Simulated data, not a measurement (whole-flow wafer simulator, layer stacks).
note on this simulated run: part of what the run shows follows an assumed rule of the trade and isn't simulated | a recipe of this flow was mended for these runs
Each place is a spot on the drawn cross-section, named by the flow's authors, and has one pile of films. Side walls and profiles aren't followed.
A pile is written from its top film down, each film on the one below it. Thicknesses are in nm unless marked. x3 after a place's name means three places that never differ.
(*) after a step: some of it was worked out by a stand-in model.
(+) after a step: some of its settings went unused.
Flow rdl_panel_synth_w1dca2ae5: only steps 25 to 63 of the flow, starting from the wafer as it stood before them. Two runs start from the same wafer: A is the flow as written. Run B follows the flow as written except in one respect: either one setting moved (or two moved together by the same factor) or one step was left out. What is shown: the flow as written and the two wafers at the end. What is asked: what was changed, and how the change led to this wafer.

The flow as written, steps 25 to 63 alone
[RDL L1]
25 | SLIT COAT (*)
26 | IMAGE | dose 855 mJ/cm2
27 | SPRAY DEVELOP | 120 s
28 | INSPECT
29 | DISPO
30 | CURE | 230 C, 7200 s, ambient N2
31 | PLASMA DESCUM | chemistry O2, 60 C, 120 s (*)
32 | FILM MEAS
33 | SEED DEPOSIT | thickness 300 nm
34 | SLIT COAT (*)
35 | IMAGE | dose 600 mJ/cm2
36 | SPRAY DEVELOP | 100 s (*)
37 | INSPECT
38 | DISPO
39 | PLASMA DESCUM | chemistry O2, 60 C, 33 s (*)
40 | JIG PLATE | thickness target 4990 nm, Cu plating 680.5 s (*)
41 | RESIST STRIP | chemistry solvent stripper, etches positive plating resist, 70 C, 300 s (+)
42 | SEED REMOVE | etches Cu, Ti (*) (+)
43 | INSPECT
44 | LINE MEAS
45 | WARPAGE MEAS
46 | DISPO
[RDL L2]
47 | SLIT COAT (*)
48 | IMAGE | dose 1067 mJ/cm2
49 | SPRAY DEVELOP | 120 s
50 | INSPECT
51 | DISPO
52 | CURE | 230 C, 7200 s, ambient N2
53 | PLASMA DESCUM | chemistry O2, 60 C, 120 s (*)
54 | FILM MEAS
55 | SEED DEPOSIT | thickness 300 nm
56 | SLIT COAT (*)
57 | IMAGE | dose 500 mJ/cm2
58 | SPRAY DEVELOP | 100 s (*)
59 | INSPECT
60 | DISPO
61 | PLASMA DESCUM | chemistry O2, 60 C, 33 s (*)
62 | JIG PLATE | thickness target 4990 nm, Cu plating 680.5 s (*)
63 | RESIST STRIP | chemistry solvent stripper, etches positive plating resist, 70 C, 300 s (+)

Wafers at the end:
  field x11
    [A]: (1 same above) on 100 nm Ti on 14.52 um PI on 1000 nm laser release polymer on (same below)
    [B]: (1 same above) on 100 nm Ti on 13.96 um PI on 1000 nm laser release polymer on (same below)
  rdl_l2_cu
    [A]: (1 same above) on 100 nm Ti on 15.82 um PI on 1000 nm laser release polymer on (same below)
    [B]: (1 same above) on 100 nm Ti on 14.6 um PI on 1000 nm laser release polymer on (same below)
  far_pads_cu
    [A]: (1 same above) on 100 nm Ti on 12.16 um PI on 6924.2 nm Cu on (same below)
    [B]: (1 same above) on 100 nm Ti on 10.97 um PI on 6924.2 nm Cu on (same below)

Cause: step 40, JIG PLATE: Cu plating 340.9 s was run, though the flow has Cu plating 680.5 s.

The path from the change to this, step by step:
  40 | JIG PLATE | thickness target 4990 nm, Cu plating 680.5 s (*)
      rdl_l1_cu, rdl_l1_land, rdl_l1_via, rdl_l1_rim, rdl_l2_land, rdl_l2_via: A +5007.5 Cu | B +2508.6 Cu
  47 | SLIT COAT (*)
      field x11, rdl_l2_rim x3: A +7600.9 PI | B +7043.3 PI
      rdl_l2_cu, rdl_l2_space: A +8899.9 PI | B +7683.9 PI
      (also at 5 further places)
  56 | SLIT COAT (*)
      rdl_l1_via: A +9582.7 ILINE-POS-THICK-GRADE-A (new film) | B +10.06 um ILINE-POS-THICK-GRADE-A (new film)
      rdl_l2_cu, rdl_l2_space: A +9884.2 ILINE-POS-THICK-GRADE-A (new film) | B +9555.5 ILINE-POS-THICK-GRADE-A (new film)
      (also at 7 further places)
  58 | SPRAY DEVELOP | 100 s (*)
      rdl_l2_cu: A -9884.2 ILINE-POS-THICK-GRADE-A (all of it) | B -9555.5 ILINE-POS-THICK-GRADE-A (all of it)
      rdl_l2_land: A -7416.3 ILINE-POS-THICK-GRADE-A (all of it) | B -7790.2 ILINE-POS-THICK-GRADE-A (all of it)
      (also at 1 further place)
  63 | RESIST STRIP | chemistry solvent stripper, etches positive plating resist, 70 C, 300 s (+)
      rdl_l1_via: A -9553 ILINE-POS-THICK-GRADE-A (all of it) | B -10.03 um ILINE-POS-THICK-GRADE-A (all of it)
      far_pads_cu: A -9903.4 ILINE-POS-THICK-GRADE-A (all of it) | B -9576.7 ILINE-POS-THICK-GRADE-A (all of it)
      (also at 5 further places)
